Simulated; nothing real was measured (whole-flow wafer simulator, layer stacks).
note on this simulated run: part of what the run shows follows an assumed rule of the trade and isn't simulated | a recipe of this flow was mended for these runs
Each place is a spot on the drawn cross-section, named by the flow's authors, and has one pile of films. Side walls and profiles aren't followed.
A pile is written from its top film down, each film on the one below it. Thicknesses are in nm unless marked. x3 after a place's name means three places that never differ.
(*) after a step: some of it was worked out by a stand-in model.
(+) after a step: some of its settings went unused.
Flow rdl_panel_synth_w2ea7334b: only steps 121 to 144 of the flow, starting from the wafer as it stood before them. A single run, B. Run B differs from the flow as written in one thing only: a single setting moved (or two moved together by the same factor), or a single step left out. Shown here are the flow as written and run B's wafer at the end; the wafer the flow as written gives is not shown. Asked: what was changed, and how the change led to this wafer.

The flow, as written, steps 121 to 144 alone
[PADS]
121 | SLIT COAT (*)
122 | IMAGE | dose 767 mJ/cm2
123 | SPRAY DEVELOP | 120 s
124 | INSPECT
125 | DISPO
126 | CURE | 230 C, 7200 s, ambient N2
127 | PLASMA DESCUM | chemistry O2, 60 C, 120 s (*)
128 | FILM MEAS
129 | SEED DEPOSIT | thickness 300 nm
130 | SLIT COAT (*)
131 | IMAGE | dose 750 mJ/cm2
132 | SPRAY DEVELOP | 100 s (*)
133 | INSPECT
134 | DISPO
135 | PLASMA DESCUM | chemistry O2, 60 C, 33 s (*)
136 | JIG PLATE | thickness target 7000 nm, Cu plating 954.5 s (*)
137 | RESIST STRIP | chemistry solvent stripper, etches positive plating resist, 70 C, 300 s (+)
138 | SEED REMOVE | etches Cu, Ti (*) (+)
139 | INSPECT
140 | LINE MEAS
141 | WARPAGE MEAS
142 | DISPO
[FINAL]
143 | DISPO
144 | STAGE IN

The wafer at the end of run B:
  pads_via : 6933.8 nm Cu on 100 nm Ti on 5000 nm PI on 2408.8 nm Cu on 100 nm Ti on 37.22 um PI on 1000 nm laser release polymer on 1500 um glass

What caused this: step 123, SPRAY DEVELOP: 120 s, was not run.

The path from the change to this, step by step:
  130 | SLIT COAT (*)
      pads_cu: ILINE-POS-THICK-GRADE-A gains 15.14 um (new film) (it would be, as written: ILINE-POS-THICK-GRADE-A gains 13.68 um (new film))
      pads_space: ILINE-POS-THICK-GRADE-A gains 15.4 um (new film) (it would be, as written: ILINE-POS-THICK-GRADE-A gains 14.2 um (new film))
      (as well as at 2 more places)
  132 | SPRAY DEVELOP | 100 s (*)
      pads_cu: ILINE-POS-THICK-GRADE-A loses 15.14 um (all of it) (it would be, as written: ILINE-POS-THICK-GRADE-A loses 13.68 um (all of it))
      pads_land: ILINE-POS-THICK-GRADE-A loses 14.77 um (all of it) (it would be, as written: ILINE-POS-THICK-GRADE-A loses 13.11 um (all of it))
      (as well as at 1 more place)
  136 | JIG PLATE | thickness target 7000 nm, Cu plating 954.5 s (*)
      pads_via: Cu gains 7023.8 (it would be, as written: Cu gains 8307.4)
  137 | RESIST STRIP | chemistry solvent stripper, etches positive plating resist, 70 C, 300 s (+)
      pads_space: ILINE-POS-THICK-GRADE-A loses 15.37 um (all of it) (it would be, as written: ILINE-POS-THICK-GRADE-A loses 14.17 um (all of it))
With metal films that touch counted as one body, pads_via has 2 bodies (between them, from the top down: PI 5000); the flow as written gives 1 body.
